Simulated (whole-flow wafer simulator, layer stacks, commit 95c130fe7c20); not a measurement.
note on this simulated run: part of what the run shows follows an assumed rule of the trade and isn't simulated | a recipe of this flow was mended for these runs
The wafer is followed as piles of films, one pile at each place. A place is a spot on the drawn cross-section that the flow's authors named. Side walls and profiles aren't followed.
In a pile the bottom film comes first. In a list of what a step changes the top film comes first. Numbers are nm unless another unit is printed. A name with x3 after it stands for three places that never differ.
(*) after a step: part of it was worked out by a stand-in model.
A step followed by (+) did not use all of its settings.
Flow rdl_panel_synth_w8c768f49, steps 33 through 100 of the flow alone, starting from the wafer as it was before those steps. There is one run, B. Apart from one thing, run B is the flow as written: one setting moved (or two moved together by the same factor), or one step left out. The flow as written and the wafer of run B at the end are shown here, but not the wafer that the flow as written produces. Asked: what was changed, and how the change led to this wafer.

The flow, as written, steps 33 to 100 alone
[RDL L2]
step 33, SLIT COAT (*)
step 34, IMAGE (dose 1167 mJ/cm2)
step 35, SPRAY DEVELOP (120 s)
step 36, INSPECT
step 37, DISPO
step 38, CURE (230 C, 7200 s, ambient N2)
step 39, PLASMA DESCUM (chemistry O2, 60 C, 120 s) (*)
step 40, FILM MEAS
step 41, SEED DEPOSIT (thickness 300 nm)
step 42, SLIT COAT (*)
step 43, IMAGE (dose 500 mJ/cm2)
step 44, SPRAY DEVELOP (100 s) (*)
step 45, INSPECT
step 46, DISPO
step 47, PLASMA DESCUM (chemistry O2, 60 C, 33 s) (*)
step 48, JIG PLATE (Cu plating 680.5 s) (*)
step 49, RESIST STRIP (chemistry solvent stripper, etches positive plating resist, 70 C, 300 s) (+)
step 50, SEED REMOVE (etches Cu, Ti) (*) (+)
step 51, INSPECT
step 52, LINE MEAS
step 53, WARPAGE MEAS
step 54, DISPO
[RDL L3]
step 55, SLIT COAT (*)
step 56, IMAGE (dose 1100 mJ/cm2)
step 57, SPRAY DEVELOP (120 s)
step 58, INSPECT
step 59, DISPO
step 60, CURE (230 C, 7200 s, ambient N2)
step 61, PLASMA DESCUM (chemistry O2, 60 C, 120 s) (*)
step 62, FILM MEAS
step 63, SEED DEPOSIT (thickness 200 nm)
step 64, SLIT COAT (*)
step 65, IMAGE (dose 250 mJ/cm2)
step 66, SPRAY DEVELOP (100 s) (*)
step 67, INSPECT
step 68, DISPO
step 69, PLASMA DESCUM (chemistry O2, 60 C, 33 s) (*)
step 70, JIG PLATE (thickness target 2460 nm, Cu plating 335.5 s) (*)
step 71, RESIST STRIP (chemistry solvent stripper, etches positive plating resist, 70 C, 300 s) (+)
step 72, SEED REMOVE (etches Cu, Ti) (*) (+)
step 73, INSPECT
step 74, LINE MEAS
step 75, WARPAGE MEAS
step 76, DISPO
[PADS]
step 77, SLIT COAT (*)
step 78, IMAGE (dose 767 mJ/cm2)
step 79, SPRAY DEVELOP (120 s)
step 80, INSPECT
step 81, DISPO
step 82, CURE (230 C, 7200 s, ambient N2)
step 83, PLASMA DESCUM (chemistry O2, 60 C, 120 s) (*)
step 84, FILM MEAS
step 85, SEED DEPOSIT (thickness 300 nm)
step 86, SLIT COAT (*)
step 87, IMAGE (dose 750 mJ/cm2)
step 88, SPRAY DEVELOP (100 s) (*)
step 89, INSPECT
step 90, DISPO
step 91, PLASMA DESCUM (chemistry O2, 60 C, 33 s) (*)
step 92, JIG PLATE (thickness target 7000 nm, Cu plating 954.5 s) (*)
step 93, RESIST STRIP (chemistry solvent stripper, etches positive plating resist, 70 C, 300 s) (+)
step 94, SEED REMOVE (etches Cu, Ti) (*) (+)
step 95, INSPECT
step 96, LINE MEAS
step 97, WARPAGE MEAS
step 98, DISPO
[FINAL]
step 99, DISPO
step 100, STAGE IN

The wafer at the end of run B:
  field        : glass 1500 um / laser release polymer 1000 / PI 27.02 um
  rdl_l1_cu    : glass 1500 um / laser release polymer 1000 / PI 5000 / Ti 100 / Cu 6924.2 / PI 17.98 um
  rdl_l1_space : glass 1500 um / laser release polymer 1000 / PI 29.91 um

The reason: step 48, JIG PLATE: Cu plating 734.9 s was run, though the flow has Cu plating 680.5 s.

How this came from the change, step by step:
  step 48, JIG PLATE (Cu plating 680.5 s) (*)
      rdl_l2_cu, rdl_l2_land, rdl_l2_via, rdl_l2_rim, rdl_l3_land, rdl_l3_via: Cu gains 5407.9 (as written it would have been: Cu gains 5007.5)
  step 55, SLIT COAT (*)
      rdl_l3_cu, rdl_l3_space: PI gains 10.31 um (as written it would have been: PI gains 9998.1)
      rdl_l2_space: PI gains 10.91 um (as written it would have been: PI gains 10.58 um)
      (as well as at 3 more places)
  step 64, SLIT COAT (*)
      rdl_l2_via: ILINE-POS-THICK-GRADE-A gains 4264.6 (new film) (as written it would have been: ILINE-POS-THICK-GRADE-A gains 4385.9 (new film))
  step 71, RESIST STRIP (chemistry solvent stripper, etches positive plating resist, 70 C, 300 s) (+)
      rdl_l2_via: ILINE-POS-THICK-GRADE-A loses 4234.9 (all of it) (as written it would have been: ILINE-POS-THICK-GRADE-A loses 4356.2 (all of it))
  step 77, SLIT COAT (*)
      rdl_l2_via: PI gains 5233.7 (as written it would have been: PI gains 5347.6)
      rdl_l3_via: PI gains 10.43 um (new film) (as written it would have been: PI gains 10.46 um (new film))
  step 86, SLIT COAT (*)
      rdl_l1_cu: ILINE-POS-THICK-GRADE-A gains 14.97 um (new film) (as written it would have been: ILINE-POS-THICK-GRADE-A gains 14.96 um (new film))
      rdl_l2_cu: ILINE-POS-THICK-GRADE-A gains 15.35 um (new film) (as written it would have been: ILINE-POS-THICK-GRADE-A gains 15.31 um (new film))
      (as well as at 8 more places)
  step 93, RESIST STRIP (chemistry solvent stripper, etches positive plating resist, 70 C, 300 s) (+)
      rdl_l1_cu: ILINE-POS-THICK-GRADE-A loses 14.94 um (all of it) (as written it would have been: ILINE-POS-THICK-GRADE-A loses 14.93 um (all of it))
      rdl_l2_cu: ILINE-POS-THICK-GRADE-A loses 15.32 um (all of it) (as written it would have been: ILINE-POS-THICK-GRADE-A loses 15.28 um (all of it))
      (as well as at 8 more places)
